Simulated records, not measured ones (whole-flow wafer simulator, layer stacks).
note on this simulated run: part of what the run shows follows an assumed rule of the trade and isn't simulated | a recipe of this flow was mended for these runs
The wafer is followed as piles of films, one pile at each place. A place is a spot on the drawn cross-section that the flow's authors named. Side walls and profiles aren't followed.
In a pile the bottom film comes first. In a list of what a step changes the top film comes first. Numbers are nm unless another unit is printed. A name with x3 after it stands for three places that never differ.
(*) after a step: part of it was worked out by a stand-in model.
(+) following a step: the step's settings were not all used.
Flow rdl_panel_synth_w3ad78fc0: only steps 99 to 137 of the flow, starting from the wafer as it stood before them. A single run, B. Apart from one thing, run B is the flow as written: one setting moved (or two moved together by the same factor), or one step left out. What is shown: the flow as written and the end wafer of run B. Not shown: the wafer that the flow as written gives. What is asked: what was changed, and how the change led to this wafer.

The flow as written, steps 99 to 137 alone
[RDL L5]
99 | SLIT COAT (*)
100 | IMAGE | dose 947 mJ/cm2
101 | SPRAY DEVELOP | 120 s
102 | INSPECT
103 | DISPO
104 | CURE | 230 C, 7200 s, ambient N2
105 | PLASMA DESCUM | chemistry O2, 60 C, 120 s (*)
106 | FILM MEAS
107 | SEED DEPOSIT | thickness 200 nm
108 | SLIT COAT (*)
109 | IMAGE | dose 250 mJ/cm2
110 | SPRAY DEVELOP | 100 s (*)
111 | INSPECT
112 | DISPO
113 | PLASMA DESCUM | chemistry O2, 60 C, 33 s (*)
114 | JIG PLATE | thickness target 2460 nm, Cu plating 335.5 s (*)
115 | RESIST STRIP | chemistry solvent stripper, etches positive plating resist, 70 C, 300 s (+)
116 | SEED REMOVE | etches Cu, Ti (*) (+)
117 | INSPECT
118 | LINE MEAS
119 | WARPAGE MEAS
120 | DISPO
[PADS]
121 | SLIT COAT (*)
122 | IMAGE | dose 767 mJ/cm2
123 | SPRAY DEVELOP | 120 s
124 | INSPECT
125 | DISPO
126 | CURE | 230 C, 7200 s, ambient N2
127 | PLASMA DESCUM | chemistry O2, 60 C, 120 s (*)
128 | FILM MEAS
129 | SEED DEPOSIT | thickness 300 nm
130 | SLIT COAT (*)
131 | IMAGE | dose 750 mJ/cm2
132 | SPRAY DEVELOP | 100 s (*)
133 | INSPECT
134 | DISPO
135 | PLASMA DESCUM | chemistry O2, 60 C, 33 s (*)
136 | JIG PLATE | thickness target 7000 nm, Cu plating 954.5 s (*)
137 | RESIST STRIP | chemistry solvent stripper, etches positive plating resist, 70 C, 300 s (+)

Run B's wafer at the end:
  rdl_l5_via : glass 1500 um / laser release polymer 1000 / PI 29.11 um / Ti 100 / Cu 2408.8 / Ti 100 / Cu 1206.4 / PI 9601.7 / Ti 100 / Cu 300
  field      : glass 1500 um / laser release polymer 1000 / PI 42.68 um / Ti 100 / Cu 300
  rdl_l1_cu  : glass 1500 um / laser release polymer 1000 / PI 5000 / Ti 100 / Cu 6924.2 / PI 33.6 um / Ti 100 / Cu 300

Cause: step 114, JIG PLATE: Cu plating 172.1 s was run, while the flow as written has Cu plating 335.5 s.

Step by step, how the change led to this:
  114 | JIG PLATE | thickness target 2460 nm, Cu plating 335.5 s (*)
      rdl_l5_cu, rdl_l5_land, rdl_l5_via, pads_land, pads_via: Cu gains 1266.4 (in the flow as written it would be: Cu gains 2468.8)
  121 | SLIT COAT (*)
      rdl_l5_via: PI gains 9601.7 (new film) (in the flow as written it would be: PI gains 10.89 um (new film))
      field: PI gains 5453.3 (in the flow as written it would be: PI gains 5893.8)
      (and at 23 other places as well)
  130 | SLIT COAT (*)
      rdl_l2_cu, rdl_l2_space: ILINE-POS-THICK-GRADE-A gains 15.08 um (new film) (in the flow as written it would be: ILINE-POS-THICK-GRADE-A gains 15.07 um (new film))
      rdl_l2_land: ILINE-POS-THICK-GRADE-A gains 14.92 um (new film) (in the flow as written it would be: ILINE-POS-THICK-GRADE-A gains 14.93 um (new film))
      (and at 9 other places as well)
  132 | SPRAY DEVELOP | 100 s (*)
      pads_cu: ILINE-POS-THICK-GRADE-A loses 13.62 um (all of it) (in the flow as written it would be: ILINE-POS-THICK-GRADE-A loses 13.68 um (all of it))
      pads_land: ILINE-POS-THICK-GRADE-A loses 13.22 um (all of it) (in the flow as written it would be: ILINE-POS-THICK-GRADE-A loses 13.11 um (all of it))
      (and at 1 other place as well)
  137 | RESIST STRIP | chemistry solvent stripper, etches positive plating resist, 70 C, 300 s (+)
      rdl_l2_via: ILINE-POS-THICK-GRADE-A loses 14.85 um (all of it) (in the flow as written it would be: ILINE-POS-THICK-GRADE-A loses 14.86 um (all of it))
      rdl_l5_cu: ILINE-POS-THICK-GRADE-A loses 14.67 um (all of it) (in the flow as written it would be: ILINE-POS-THICK-GRADE-A loses 15.09 um (all of it))
      (and at 4 other places as well)
